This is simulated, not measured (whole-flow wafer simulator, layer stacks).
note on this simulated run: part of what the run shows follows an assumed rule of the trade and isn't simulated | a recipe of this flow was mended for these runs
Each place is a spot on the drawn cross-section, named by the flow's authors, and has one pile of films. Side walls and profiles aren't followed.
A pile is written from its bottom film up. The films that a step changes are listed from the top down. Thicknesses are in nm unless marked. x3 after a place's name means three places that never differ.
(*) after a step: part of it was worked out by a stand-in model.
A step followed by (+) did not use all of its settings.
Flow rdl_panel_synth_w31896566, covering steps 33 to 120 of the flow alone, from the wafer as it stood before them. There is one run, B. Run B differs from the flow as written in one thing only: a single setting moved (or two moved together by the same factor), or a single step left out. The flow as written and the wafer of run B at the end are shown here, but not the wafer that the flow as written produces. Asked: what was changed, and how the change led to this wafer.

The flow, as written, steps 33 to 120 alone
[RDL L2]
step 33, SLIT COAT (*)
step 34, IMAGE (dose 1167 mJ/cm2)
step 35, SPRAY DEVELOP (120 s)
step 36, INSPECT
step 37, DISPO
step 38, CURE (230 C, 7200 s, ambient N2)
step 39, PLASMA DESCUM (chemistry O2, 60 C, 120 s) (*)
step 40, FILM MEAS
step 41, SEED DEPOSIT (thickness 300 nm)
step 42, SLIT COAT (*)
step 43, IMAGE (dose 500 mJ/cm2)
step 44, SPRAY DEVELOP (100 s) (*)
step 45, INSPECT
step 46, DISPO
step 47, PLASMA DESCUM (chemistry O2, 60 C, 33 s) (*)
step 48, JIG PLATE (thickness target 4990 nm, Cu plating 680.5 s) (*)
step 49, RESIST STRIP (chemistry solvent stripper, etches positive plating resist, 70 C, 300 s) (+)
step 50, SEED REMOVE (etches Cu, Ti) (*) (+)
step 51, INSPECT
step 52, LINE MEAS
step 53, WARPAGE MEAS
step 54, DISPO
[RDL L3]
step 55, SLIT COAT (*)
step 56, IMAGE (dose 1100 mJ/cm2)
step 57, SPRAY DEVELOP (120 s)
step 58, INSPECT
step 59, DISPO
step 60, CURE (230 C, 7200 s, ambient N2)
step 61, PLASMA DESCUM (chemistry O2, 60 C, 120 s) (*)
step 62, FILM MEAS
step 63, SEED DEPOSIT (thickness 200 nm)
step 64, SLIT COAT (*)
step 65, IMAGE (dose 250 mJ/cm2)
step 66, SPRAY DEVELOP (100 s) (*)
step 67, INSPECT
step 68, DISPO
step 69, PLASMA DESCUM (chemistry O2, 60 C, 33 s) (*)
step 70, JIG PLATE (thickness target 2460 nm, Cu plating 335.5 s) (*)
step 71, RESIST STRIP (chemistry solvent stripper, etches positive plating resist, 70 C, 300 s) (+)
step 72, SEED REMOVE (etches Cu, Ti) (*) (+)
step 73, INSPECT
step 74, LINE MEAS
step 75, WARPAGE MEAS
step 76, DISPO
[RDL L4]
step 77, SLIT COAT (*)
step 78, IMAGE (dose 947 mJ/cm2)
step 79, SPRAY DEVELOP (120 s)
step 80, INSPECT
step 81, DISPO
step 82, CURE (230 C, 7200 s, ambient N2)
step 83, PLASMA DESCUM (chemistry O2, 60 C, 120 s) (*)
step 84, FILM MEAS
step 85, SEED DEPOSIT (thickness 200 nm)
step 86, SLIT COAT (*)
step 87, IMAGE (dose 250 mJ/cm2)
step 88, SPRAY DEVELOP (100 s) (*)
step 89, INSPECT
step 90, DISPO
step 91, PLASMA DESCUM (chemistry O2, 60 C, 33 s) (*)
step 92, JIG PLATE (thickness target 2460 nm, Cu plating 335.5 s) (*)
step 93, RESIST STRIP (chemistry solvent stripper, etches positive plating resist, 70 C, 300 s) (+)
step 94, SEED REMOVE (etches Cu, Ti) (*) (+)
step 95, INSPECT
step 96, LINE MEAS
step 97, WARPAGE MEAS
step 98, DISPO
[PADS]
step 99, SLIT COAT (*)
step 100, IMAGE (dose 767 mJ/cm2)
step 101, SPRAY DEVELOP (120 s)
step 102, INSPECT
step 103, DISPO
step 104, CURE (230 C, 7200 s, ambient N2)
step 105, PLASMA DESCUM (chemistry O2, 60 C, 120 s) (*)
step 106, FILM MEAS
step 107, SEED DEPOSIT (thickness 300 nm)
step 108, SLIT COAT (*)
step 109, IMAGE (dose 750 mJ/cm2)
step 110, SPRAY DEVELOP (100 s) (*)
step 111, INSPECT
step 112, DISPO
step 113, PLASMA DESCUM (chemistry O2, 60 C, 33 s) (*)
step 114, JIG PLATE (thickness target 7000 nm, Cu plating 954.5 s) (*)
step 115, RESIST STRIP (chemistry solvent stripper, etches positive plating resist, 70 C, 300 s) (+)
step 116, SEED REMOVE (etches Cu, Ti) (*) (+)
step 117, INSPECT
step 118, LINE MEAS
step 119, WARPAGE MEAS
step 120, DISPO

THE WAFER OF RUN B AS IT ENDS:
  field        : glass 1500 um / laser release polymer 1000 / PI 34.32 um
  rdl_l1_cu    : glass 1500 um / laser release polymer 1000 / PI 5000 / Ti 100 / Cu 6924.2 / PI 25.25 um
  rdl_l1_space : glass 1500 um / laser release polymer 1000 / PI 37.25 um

What caused this: step 48, JIG PLATE: Cu plating 374.3 s was run, while the flow as written has Cu plating 680.5 s.

Step by step, how the change led to this:
  step 48, JIG PLATE (thickness target 4990 nm, Cu plating 680.5 s) (*)
      rdl_l2_cu, rdl_l2_land, rdl_l2_via, rdl_l2_rim, rdl_l3_land, rdl_l3_via: Cu gains 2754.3 (it would be, as written: Cu gains 5007.5)
  step 55, SLIT COAT (*)
      rdl_l2_space: PI gains 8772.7 (it would be, as written: PI gains 10.58 um)
      rdl_l2_via: PI gains 9601.5 (new film) (it would be, as written: PI gains 10.74 um (new film))
      (also at 18 further places)
  step 64, SLIT COAT (*)
      rdl_l2_cu: ILINE-POS-THICK-GRADE-A gains 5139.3 (new film) (it would be, as written: ILINE-POS-THICK-GRADE-A gains 5291.3 (new film))
      rdl_l2_space: ILINE-POS-THICK-GRADE-A gains 5332.6 (new film) (it would be, as written: ILINE-POS-THICK-GRADE-A gains 5624.6 (new film))
      (also at 7 further places)
  step 66, SPRAY DEVELOP (100 s) (*)
      rdl_l3_cu: ILINE-POS-THICK-GRADE-A loses 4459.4 (all of it) (it would be, as written: ILINE-POS-THICK-GRADE-A loses 4624.3 (all of it))
      rdl_l3_land: ILINE-POS-THICK-GRADE-A loses 3033.3 (all of it) (it would be, as written: ILINE-POS-THICK-GRADE-A loses 2880.1 (all of it))
      (also at 1 further place)
  step 71, RESIST STRIP (chemistry solvent stripper, etches positive plating resist, 70 C, 300 s) (+)
      rdl_l2_cu: ILINE-POS-THICK-GRADE-A loses 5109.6 (all of it) (it would be, as written: ILINE-POS-THICK-GRADE-A loses 5261.6 (all of it))
      rdl_l2_space: ILINE-POS-THICK-GRADE-A loses 5302.9 (all of it) (it would be, as written: ILINE-POS-THICK-GRADE-A loses 5594.9 (all of it))
      (also at 4 further places)
  step 77, SLIT COAT (*)
      rdl_l2_space: PI gains 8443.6 (it would be, as written: PI gains 8736.1)
      rdl_l1_rim: PI gains 7838.1 (it would be, as written: PI gains 8189.4)
      (also at 5 further places)
  step 86, SLIT COAT (*)
      rdl_l2_cu: ILINE-POS-THICK-GRADE-A gains 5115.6 (new film) (it would be, as written: ILINE-POS-THICK-GRADE-A gains 5242.1 (new film))
      rdl_l2_space: ILINE-POS-THICK-GRADE-A gains 5112.9 (new film) (it would be, as written: ILINE-POS-THICK-GRADE-A gains 5237.3 (new film))
      (also at 2 further places)
  step 93, RESIST STRIP (chemistry solvent stripper, etches positive plating resist, 70 C, 300 s) (+)
      rdl_l2_cu: ILINE-POS-THICK-GRADE-A loses 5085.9 (all of it) (it would be, as written: ILINE-POS-THICK-GRADE-A loses 5212.4 (all of it))
      rdl_l2_space: ILINE-POS-THICK-GRADE-A loses 5083.2 (all of it) (it would be, as written: ILINE-POS-THICK-GRADE-A loses 5207.6 (all of it))
      (also at 2 further places)
  step 99, SLIT COAT (*)
      rdl_l2_via: PI gains 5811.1 (it would be, as written: PI gains 5584.8)
  step 108, SLIT COAT (*)
      rdl_l2_cu, rdl_l2_space: ILINE-POS-THICK-GRADE-A gains 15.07 um (new film) (it would be, as written: ILINE-POS-THICK-GRADE-A gains 15.16 um (new film))
      rdl_l1_space: ILINE-POS-THICK-GRADE-A gains 15.02 um (new film) (it would be, as written: ILINE-POS-THICK-GRADE-A gains 15.01 um (new film))
      (also at 8 further places)
  step 115, RESIST STRIP (chemistry solvent stripper, etches positive plating resist, 70 C, 300 s) (+)
      rdl_l2_cu, rdl_l2_space: ILINE-POS-THICK-GRADE-A loses 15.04 um (all of it) (it would be, as written: ILINE-POS-THICK-GRADE-A loses 15.13 um (all of it))
      rdl_l1_space: ILINE-POS-THICK-GRADE-A loses 14.99 um (all of it) (it would be, as written: ILINE-POS-THICK-GRADE-A loses 14.98 um (all of it))
      (also at 8 further places)
